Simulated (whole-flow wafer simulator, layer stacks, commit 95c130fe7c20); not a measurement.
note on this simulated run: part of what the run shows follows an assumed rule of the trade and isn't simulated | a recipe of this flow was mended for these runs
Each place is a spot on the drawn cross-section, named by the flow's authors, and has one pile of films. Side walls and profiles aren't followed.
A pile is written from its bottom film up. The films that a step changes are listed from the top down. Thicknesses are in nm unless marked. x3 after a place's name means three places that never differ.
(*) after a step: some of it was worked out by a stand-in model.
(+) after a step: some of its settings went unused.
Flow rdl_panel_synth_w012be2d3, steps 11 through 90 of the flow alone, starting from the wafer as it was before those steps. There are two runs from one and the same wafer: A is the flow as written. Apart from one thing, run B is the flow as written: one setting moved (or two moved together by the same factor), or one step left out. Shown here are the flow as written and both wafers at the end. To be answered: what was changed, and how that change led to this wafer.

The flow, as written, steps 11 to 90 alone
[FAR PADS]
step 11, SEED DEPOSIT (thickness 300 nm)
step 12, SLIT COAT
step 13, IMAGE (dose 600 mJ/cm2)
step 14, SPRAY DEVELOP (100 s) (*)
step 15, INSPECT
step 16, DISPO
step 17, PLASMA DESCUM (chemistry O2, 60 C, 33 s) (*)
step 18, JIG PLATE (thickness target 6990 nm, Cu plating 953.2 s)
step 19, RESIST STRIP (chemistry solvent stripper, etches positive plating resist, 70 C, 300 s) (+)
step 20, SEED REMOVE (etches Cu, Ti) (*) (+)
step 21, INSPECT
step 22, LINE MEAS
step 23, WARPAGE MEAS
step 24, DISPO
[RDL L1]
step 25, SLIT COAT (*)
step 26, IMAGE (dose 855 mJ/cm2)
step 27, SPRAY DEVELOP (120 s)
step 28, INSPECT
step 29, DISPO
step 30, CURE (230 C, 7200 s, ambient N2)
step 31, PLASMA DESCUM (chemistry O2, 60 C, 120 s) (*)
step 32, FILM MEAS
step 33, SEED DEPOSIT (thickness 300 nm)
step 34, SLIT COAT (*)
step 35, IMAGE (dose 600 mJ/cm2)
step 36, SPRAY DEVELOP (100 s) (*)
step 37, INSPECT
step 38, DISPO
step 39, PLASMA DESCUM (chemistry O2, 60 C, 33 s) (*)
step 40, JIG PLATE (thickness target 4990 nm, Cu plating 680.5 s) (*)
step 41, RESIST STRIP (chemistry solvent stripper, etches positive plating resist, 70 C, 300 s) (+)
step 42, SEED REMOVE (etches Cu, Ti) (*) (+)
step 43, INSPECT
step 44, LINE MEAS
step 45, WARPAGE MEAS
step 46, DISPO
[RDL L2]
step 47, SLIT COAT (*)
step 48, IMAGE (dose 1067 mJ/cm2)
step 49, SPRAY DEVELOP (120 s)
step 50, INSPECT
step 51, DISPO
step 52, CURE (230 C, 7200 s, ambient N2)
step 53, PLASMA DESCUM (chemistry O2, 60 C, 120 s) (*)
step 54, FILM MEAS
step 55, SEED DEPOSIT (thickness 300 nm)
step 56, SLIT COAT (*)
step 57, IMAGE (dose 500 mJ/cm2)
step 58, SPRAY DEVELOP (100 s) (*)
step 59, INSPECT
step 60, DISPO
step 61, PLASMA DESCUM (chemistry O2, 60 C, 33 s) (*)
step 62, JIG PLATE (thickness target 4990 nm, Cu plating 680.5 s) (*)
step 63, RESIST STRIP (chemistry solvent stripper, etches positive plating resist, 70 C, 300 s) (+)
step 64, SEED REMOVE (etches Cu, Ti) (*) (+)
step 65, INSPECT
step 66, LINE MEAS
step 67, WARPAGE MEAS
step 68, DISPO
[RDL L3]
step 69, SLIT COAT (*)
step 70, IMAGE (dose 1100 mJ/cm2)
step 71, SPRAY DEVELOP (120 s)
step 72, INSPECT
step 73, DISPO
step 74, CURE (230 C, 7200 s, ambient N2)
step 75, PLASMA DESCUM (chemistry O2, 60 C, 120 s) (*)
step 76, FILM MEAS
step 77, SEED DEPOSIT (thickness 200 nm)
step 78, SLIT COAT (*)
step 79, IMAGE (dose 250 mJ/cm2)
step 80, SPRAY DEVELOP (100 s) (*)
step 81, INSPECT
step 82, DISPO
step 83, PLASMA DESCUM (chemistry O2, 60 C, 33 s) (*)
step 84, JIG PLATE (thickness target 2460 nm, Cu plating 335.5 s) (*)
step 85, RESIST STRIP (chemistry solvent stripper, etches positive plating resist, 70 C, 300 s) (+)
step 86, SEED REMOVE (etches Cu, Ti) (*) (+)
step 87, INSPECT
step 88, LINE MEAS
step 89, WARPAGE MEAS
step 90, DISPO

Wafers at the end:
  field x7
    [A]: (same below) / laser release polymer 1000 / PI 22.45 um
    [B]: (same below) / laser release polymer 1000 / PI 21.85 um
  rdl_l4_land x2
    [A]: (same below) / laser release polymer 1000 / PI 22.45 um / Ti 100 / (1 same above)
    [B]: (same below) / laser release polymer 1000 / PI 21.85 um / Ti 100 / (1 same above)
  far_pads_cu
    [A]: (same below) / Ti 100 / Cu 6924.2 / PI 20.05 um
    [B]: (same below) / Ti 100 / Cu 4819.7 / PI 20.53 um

What caused this: step 18, JIG PLATE: Cu plating 667.2 s was run, though the flow has Cu plating 953.2 s.

How this came from the change, step by step:
  step 18, JIG PLATE (thickness target 6990 nm, Cu plating 953.2 s)
      far_pads_cu, rdl_l1_land, rdl_l1_via: A +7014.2 Cu | B +4909.7 Cu
  step 25, SLIT COAT (*)
      field x7, rdl_l2_cu, rdl_l2_space and 10 more: A +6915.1 PI (new film) | B +6308.6 PI (new film)
      far_pads_cu: A +4450.5 PI (new film) | B +4626.6 PI (new film)
      (also at 2 further places)
  step 34, SLIT COAT (*)
      rdl_l1_land: A +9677 ILINE-POS-THICK-GRADE-A (new film) | B +10.05 um ILINE-POS-THICK-GRADE-A (new film)
      far_pads_cu: A +10.3 um ILINE-POS-THICK-GRADE-A (new film) | B +10.65 um ILINE-POS-THICK-GRADE-A (new film)
      (also at 3 further places)
  step 36, SPRAY DEVELOP (100 s) (*)
      rdl_l1_land: A -9677 ILINE-POS-THICK-GRADE-A (all of it) | B -10.05 um ILINE-POS-THICK-GRADE-A (all of it)
      rdl_l1_cu: A -12.38 um ILINE-POS-THICK-GRADE-A (all of it) | B -12.22 um ILINE-POS-THICK-GRADE-A (all of it)
      (also at 1 further place)
  step 41, RESIST STRIP (chemistry solvent stripper, etches positive plating resist, 70 C, 300 s) (+)
      far_pads_cu: A -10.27 um ILINE-POS-THICK-GRADE-A (all of it) | B -10.62 um ILINE-POS-THICK-GRADE-A (all of it)
      rdl_l1_space: A -12.36 um ILINE-POS-THICK-GRADE-A (all of it) | B -12.2 um ILINE-POS-THICK-GRADE-A (all of it)
  step 47, SLIT COAT (*)
      far_pads_cu: A +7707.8 PI | B +7931.5 PI
      rdl_l1_cu: A +5962.6 PI (new film) | B +5660.5 PI (new film)
      (also at 3 further places)
  step 56, SLIT COAT (*)
      far_pads_cu: A +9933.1 ILINE-POS-THICK-GRADE-A (new film) | B +10.03 um ILINE-POS-THICK-GRADE-A (new film)
      rdl_l1_cu: A +10.04 um ILINE-POS-THICK-GRADE-A (new film) | B +9767.9 ILINE-POS-THICK-GRADE-A (new film)
      (also at 1 further place)
  step 63, RESIST STRIP (chemistry solvent stripper, etches positive plating resist, 70 C, 300 s) (+)
      rdl_l1_cu: A -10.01 um ILINE-POS-THICK-GRADE-A (all of it) | B -9738.2 ILINE-POS-THICK-GRADE-A (all of it)
      rdl_l1_space: A -10.99 um ILINE-POS-THICK-GRADE-A (all of it) | B -10.84 um ILINE-POS-THICK-GRADE-A (all of it)
  step 69, SLIT COAT (*)
      rdl_l1_cu: A +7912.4 PI | B +7674.5 PI
      rdl_l1_land: A +6541.5 PI | B +6679.2 PI
  step 78, SLIT COAT (*)
      rdl_l1_land: A +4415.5 ILINE-POS-THICK-GRADE-A (new film) | B +4510.1 ILINE-POS-THICK-GRADE-A (new film)
      rdl_l1_via: A +4607.1 ILINE-POS-THICK-GRADE-A (new film) | B +4711.9 ILINE-POS-THICK-GRADE-A (new film)
  step 85, RESIST STRIP (chemistry solvent stripper, etches positive plating resist, 70 C, 300 s) (+)
      rdl_l1_land: A -4385.8 ILINE-POS-THICK-GRADE-A (all of it) | B -4480.4 ILINE-POS-THICK-GRADE-A (all of it)
      rdl_l1_via: A -4577.4 ILINE-POS-THICK-GRADE-A (all of it) | B -4682.2 ILINE-POS-THICK-GRADE-A (all of it)
